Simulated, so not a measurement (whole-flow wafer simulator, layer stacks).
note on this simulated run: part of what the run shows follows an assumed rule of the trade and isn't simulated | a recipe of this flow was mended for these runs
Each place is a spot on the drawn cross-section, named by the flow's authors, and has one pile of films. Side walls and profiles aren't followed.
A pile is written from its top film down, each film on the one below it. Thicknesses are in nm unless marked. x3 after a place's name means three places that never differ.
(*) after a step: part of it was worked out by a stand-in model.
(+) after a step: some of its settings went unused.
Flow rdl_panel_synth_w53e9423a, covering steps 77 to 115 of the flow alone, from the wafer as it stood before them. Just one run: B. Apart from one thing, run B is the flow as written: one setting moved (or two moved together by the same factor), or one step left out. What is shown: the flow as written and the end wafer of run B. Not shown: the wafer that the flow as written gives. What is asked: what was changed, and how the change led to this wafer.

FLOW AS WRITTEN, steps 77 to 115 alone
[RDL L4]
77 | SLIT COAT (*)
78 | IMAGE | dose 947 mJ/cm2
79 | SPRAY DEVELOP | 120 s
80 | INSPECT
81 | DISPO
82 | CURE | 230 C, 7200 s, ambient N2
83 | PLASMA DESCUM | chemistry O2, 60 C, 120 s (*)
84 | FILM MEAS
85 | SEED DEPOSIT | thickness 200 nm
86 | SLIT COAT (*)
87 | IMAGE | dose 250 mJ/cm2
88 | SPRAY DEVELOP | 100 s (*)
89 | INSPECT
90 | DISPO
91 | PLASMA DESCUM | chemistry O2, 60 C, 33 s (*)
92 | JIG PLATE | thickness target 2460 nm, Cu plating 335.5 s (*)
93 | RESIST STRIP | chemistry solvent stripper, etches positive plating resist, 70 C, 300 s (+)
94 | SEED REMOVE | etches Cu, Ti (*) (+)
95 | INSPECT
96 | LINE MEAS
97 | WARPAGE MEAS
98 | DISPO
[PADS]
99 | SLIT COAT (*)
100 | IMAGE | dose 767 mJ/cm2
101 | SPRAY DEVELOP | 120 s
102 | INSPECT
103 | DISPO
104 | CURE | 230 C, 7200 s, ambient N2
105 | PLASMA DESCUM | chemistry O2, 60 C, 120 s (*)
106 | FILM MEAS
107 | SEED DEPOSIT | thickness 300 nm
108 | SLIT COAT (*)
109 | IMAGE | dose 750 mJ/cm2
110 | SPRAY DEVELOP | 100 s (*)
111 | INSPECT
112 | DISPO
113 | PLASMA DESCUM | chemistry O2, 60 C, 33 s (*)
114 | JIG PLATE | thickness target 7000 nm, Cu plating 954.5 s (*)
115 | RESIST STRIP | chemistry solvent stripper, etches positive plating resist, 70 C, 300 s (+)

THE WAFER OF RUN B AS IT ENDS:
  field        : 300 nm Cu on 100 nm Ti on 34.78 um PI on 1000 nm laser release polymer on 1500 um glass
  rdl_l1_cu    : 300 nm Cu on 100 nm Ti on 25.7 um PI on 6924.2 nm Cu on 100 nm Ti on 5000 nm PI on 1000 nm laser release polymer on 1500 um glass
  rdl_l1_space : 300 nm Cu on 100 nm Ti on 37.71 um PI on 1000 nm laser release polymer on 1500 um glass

The reason: step 92, JIG PLATE: Cu plating 252 s was run, whereas the flow has Cu plating 335.5 s.

Step by step, how the change led to this:
  92 | JIG PLATE | thickness target 2460 nm, Cu plating 335.5 s (*)
      rdl_l4_cu, rdl_l4_land, rdl_l4_via, pads_land, pads_via: +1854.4 Cu (it would be, as written: +2468.8 Cu)
  99 | SLIT COAT (*)
      field: +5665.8 PI (it would be, as written: +5893.8 PI)
      rdl_l1_cu: +5647 PI (it would be, as written: +5874.7 PI)
      (also at 18 further places)
  108 | SLIT COAT (*)
      rdl_l4_cu: +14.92 um ILINE-POS-THICK-GRADE-A (new film) (it would be, as written: +15.12 um ILINE-POS-THICK-GRADE-A (new film))
      rdl_l4_space: +14.94 um ILINE-POS-THICK-GRADE-A (new film) (it would be, as written: +15.12 um ILINE-POS-THICK-GRADE-A (new film))
      (also at 6 further places)
  110 | SPRAY DEVELOP | 100 s (*)
      pads_cu: -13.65 um ILINE-POS-THICK-GRADE-A (all of it) (it would be, as written: -13.68 um ILINE-POS-THICK-GRADE-A (all of it))
      pads_land: -13.16 um ILINE-POS-THICK-GRADE-A (all of it) (it would be, as written: -13.11 um ILINE-POS-THICK-GRADE-A (all of it))
      (also at 1 further place)
  114 | JIG PLATE | thickness target 7000 nm, Cu plating 954.5 s (*)
      pads_via: +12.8 um Au/Ni/Cu (new film) (it would be, as written: +12.72 um Au/Ni/Cu (new film))
  115 | RESIST STRIP | chemistry solvent stripper, etches positive plating resist, 70 C, 300 s (+)
      rdl_l4_cu: -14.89 um ILINE-POS-THICK-GRADE-A (all of it) (it would be, as written: -15.09 um ILINE-POS-THICK-GRADE-A (all of it))
      rdl_l4_space: -14.91 um ILINE-POS-THICK-GRADE-A (all of it) (it would be, as written: -15.09 um ILINE-POS-THICK-GRADE-A (all of it))
      (also at 3 further places)
